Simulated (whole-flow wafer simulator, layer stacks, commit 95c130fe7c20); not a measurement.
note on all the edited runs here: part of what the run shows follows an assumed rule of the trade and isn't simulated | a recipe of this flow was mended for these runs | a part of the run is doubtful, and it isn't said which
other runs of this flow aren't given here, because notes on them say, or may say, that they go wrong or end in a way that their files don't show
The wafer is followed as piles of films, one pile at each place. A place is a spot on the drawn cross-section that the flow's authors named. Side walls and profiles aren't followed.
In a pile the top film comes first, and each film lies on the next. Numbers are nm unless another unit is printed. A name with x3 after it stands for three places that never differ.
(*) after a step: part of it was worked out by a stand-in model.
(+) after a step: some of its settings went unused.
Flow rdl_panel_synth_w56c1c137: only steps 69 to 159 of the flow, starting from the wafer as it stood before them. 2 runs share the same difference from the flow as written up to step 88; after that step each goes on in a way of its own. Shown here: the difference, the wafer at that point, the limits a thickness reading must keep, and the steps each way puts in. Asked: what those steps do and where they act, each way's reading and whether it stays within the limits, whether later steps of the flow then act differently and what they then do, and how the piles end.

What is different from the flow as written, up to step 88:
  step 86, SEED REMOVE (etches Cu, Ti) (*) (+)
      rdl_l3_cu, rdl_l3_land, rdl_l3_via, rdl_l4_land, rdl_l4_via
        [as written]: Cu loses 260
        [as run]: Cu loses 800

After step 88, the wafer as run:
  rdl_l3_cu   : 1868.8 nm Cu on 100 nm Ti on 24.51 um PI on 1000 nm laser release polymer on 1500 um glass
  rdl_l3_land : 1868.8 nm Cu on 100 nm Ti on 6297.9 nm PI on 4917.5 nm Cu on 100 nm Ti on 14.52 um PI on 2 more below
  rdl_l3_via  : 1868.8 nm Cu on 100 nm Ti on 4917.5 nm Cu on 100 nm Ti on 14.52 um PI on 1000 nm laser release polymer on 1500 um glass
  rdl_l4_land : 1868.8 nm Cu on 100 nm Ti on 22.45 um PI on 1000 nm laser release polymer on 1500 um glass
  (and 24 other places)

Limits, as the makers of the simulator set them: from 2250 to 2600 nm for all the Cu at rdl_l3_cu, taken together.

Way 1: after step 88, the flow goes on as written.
  After step 88, the reading is 1868.8 nm, outside the limits.
  Steps further on in the flow that do not act as written (6 other steps are not shown; they differ only slightly, by no more than 2% or 0.5 nm, whichever is larger):
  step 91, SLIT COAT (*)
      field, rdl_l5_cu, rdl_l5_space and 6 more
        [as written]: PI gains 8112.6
        [this way]: PI gains 7744.5
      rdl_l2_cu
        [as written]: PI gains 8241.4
        [this way]: PI gains 7871.1
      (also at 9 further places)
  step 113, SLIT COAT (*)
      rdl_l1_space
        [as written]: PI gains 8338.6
        [this way]: PI gains 8159.2
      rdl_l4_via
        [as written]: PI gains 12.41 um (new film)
        [this way]: PI gains 12.48 um (new film)
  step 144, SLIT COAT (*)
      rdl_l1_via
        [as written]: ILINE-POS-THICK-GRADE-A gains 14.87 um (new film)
        [this way]: ILINE-POS-THICK-GRADE-A gains 14.88 um (new film)
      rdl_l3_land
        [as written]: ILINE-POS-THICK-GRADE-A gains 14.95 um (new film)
        [this way]: ILINE-POS-THICK-GRADE-A gains 14.96 um (new film)
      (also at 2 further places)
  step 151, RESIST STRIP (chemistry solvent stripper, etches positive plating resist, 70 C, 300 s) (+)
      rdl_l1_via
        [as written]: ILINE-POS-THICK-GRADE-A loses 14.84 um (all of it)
        [this way]: ILINE-POS-THICK-GRADE-A loses 14.85 um (all of it)
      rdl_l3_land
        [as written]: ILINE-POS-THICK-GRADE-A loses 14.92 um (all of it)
        [this way]: ILINE-POS-THICK-GRADE-A loses 14.93 um (all of it)
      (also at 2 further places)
  The piles end different from the flow's at rdl_l3_cu, rdl_l3_land, rdl_l3_via, rdl_l4_land, rdl_l4_via by more than 2% or 0.5 nm, whichever is larger.
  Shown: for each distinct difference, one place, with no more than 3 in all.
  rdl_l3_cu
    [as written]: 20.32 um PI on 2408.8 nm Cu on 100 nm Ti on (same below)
    [this way]: 20.37 um PI on 1868.8 nm Cu on 100 nm Ti on (same below)
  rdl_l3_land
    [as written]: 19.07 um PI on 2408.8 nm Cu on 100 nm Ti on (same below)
    [this way]: 19.12 um PI on 1868.8 nm Cu on 100 nm Ti on (same below)
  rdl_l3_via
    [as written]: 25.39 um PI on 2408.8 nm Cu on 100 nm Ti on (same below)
    [this way]: 25.43 um PI on 1868.8 nm Cu on 100 nm Ti on (same below)

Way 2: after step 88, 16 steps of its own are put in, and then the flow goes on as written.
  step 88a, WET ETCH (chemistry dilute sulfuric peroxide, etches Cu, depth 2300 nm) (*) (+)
      rdl_l3_cu, rdl_l3_land, rdl_l3_via, rdl_l4_land, rdl_l4_via
        Cu loses 1868.8 (all of it)
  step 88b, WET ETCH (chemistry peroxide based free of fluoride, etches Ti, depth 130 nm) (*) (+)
      rdl_l3_cu, rdl_l3_land, rdl_l3_via, rdl_l4_land, rdl_l4_via
        Ti loses 100 (all of it)
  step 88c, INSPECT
      leaves every film unchanged at each place that is followed
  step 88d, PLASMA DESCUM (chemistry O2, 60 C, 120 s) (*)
      leaves every film unchanged at each place that is followed
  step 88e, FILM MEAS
      leaves every film unchanged at each place that is followed
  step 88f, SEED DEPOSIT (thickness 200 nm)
      field, far_pads_cu, rdl_l1_cu and 25 more
        Cu gains 200 (new film), Ti gains 100 (new film)
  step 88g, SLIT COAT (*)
      field, rdl_l4_cu, rdl_l4_space and 10 more
        ILINE-POS-THICK-GRADE-A gains 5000 (new film)
      rdl_l3_cu, rdl_l3_space
        ILINE-POS-THICK-GRADE-A gains 4648.1 (new film)
      far_pads_cu
        ILINE-POS-THICK-GRADE-A gains 4858.1 (new film)
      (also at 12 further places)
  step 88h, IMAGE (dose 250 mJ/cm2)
      leaves every film unchanged at each place that is followed
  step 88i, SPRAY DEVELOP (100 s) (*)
      rdl_l4_land, rdl_l4_via
        ILINE-POS-THICK-GRADE-A loses 5000 (all of it)
      rdl_l3_cu
        ILINE-POS-THICK-GRADE-A loses 4648.1 (all of it)
      rdl_l3_land
        ILINE-POS-THICK-GRADE-A loses 2919.1 (all of it)
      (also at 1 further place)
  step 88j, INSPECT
      leaves every film unchanged at each place that is followed
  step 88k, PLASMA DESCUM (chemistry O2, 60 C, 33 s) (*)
      field, far_pads_cu, rdl_l1_cu and 20 more
        ILINE-POS-THICK-GRADE-A loses 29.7
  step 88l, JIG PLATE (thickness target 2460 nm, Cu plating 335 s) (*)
      rdl_l3_cu, rdl_l3_land, rdl_l3_via, rdl_l4_land, rdl_l4_via
        Cu gains 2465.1
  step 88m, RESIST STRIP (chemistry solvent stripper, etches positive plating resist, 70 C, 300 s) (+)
      field, rdl_l4_cu, rdl_l4_space and 8 more
        ILINE-POS-THICK-GRADE-A loses 4970.3 (all of it)
      far_pads_cu
        ILINE-POS-THICK-GRADE-A loses 4828.4 (all of it)
      rdl_l1_cu
        ILINE-POS-THICK-GRADE-A loses 5036.1 (all of it)
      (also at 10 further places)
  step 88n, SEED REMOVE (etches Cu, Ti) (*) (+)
      field, far_pads_cu, rdl_l1_cu and 20 more
        Cu loses 200 (all of it), Ti loses 100 (all of it)
      rdl_l3_cu, rdl_l3_land, rdl_l3_via, rdl_l4_land, rdl_l4_via
        Cu loses 260
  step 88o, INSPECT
      leaves every film unchanged at each place that is followed
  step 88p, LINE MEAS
      leaves every film unchanged at each place that is followed
  After step 88p, the reading is 2405.1 nm, within the limits.
  Steps further on in the flow that do not act as written (7 other steps are not shown; they differ only slightly, by no more than 2% or 0.5 nm, whichever is larger):
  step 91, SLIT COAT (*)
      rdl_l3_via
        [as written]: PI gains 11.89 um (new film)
        [this way]: PI gains 11.97 um (new film)
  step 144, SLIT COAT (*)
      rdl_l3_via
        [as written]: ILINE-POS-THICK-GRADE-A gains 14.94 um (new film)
        [this way]: ILINE-POS-THICK-GRADE-A gains 14.93 um (new film)
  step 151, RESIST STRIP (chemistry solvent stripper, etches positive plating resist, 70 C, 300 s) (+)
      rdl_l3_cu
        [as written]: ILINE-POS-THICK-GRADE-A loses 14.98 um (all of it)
        [this way]: ILINE-POS-THICK-GRADE-A loses 14.99 um (all of it)
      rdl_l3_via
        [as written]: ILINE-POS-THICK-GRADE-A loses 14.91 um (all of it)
        [this way]: ILINE-POS-THICK-GRADE-A loses 14.9 um (all of it)
  At the end the piles are close to the flow's at the places that both follow, differing by at most 2% or 0.5 nm, whichever is larger.

The limits are kept by: way 2. They are not kept by: way 1.
